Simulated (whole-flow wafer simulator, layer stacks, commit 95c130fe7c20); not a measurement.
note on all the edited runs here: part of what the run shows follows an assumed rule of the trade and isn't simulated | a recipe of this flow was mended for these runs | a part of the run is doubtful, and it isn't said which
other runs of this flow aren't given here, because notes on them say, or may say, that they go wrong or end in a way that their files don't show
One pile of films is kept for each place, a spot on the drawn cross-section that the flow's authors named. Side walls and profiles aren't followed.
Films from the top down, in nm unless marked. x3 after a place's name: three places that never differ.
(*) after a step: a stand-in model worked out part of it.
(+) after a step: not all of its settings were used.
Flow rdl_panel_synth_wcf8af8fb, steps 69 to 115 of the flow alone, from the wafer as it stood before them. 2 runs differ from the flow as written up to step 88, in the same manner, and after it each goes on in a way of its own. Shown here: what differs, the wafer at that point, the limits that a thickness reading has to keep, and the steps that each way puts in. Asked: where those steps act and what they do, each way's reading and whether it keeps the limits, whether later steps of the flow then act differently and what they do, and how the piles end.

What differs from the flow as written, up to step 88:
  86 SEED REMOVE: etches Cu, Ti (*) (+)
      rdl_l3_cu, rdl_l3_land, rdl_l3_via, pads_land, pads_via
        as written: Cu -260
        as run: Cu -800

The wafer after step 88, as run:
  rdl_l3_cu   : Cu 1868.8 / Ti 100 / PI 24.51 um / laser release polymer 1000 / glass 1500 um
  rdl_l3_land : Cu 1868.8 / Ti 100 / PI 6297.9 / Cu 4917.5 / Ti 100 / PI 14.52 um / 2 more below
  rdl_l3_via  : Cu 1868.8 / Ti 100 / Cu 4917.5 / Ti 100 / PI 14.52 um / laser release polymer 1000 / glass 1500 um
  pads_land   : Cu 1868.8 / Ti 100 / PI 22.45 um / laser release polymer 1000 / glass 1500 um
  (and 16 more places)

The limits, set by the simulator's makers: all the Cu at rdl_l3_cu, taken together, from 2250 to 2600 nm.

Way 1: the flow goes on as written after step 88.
  The reading after step 88: 1868.8 nm, outside the limits.
  Later steps of the flow that act differently than as written (1 more step differs only slightly, by at most 2% or 0.5 nm, whichever is larger, and isn't shown):
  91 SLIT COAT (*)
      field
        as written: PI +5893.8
        this way: PI +5693.1
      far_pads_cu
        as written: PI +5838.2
        this way: PI +5638
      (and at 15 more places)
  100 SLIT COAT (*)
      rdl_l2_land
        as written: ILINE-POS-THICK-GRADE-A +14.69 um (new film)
        this way: ILINE-POS-THICK-GRADE-A +14.68 um (new film)
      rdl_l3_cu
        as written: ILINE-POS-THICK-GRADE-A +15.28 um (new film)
        this way: ILINE-POS-THICK-GRADE-A +15.25 um (new film)
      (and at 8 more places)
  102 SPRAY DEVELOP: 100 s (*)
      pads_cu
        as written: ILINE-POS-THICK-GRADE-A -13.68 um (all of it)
        this way: ILINE-POS-THICK-GRADE-A -13.65 um (all of it)
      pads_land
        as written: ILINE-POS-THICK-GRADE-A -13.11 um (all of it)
        this way: ILINE-POS-THICK-GRADE-A -13.16 um (all of it)
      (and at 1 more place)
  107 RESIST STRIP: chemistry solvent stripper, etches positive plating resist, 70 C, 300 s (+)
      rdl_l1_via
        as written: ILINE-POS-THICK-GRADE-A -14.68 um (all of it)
        this way: ILINE-POS-THICK-GRADE-A -14.67 um (all of it)
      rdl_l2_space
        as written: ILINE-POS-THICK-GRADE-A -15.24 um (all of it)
        this way: ILINE-POS-THICK-GRADE-A -15.25 um (all of it)
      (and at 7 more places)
  At the end the piles differ from the flow's by more than 2% or 0.5 nm, whichever is larger, at rdl_l3_cu, rdl_l2_rim, rdl_l3_land, rdl_l3_via, pads_land, pads_via.
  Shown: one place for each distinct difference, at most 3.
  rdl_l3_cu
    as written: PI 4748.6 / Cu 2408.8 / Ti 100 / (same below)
    this way: PI 4851.1 / Cu 1868.8 / Ti 100 / (same below)
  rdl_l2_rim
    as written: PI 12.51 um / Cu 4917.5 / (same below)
    this way: PI 12.06 um / Cu 4917.5 / (same below)
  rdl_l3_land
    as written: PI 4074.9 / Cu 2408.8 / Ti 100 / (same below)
    this way: PI 4099.9 / Cu 1868.8 / Ti 100 / (same below)

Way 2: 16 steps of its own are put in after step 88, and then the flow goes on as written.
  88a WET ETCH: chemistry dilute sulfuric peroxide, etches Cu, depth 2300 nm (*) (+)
      rdl_l3_cu, rdl_l3_land, rdl_l3_via, pads_land, pads_via
        Cu -1868.8 (all of it)
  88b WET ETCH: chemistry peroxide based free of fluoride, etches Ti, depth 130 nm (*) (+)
      rdl_l3_cu, rdl_l3_land, rdl_l3_via, pads_land, pads_via
        Ti -100 (all of it)
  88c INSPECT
      changes no film at any place that is followed
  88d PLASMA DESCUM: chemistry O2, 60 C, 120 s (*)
      changes no film at any place that is followed
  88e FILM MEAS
      changes no film at any place that is followed
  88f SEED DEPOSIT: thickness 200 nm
      field, far_pads_cu, rdl_l1_cu and 17 more
        Cu +200 (new film), Ti +100 (new film)
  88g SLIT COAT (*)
      field, pads_cu, pads_space, pads_land, pads_via
        ILINE-POS-THICK-GRADE-A +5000 (new film)
      rdl_l3_cu, rdl_l3_space
        ILINE-POS-THICK-GRADE-A +4648.1 (new film)
      far_pads_cu
        ILINE-POS-THICK-GRADE-A +4858.1 (new film)
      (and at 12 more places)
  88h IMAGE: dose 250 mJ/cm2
      changes no film at any place that is followed
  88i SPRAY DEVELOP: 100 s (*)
      pads_land, pads_via
        ILINE-POS-THICK-GRADE-A -5000 (all of it)
      rdl_l3_cu
        ILINE-POS-THICK-GRADE-A -4648.1 (all of it)
      rdl_l3_land
        ILINE-POS-THICK-GRADE-A -2919.1 (all of it)
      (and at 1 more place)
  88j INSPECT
      changes no film at any place that is followed
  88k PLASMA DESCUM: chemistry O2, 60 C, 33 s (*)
      field, far_pads_cu, rdl_l1_cu and 12 more
        ILINE-POS-THICK-GRADE-A -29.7
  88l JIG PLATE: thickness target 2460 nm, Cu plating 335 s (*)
      rdl_l3_cu, rdl_l3_land, rdl_l3_via, pads_land, pads_via
        Cu +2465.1
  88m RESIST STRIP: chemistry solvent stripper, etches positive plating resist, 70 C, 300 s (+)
      field, pads_cu, pads_space
        ILINE-POS-THICK-GRADE-A -4970.3 (all of it)
      far_pads_cu
        ILINE-POS-THICK-GRADE-A -4828.4 (all of it)
      rdl_l1_cu
        ILINE-POS-THICK-GRADE-A -5036.1 (all of it)
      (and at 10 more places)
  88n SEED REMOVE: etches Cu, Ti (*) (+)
      field, far_pads_cu, rdl_l1_cu and 12 more
        Cu -200 (all of it), Ti -100 (all of it)
      rdl_l3_cu, rdl_l3_land, rdl_l3_via, pads_land, pads_via
        Cu -260
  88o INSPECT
      changes no film at any place that is followed
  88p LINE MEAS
      changes no film at any place that is followed
  The reading after step 88p: 2405.1 nm, within the limits.
  Later steps of the flow that act differently than as written (1 more step differs only slightly, by at most 2% or 0.5 nm, whichever is larger, and isn't shown):
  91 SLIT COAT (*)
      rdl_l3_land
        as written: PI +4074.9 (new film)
        this way: PI +4186.6 (new film)
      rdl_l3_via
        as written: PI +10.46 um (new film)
        this way: PI +10.6 um (new film)
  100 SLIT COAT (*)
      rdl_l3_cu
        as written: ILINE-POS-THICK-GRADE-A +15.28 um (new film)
        this way: ILINE-POS-THICK-GRADE-A +15.31 um (new film)
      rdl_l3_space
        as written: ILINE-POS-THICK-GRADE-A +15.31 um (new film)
        this way: ILINE-POS-THICK-GRADE-A +15.34 um (new film)
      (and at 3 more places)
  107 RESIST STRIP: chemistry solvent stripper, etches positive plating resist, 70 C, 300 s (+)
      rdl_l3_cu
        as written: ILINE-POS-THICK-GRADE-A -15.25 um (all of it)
        this way: ILINE-POS-THICK-GRADE-A -15.28 um (all of it)
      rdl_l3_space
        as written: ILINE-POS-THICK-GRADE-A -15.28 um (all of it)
        this way: ILINE-POS-THICK-GRADE-A -15.31 um (all of it)
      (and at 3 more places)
  At the end the piles differ from the flow's by more than 2% or 0.5 nm, whichever is larger, at rdl_l3_land.
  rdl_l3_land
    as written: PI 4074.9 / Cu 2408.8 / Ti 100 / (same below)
    this way: PI 4186.6 / Cu 2405.1 / Ti 100 / (same below)

Within the limits: way 2. Outside them: way 1.
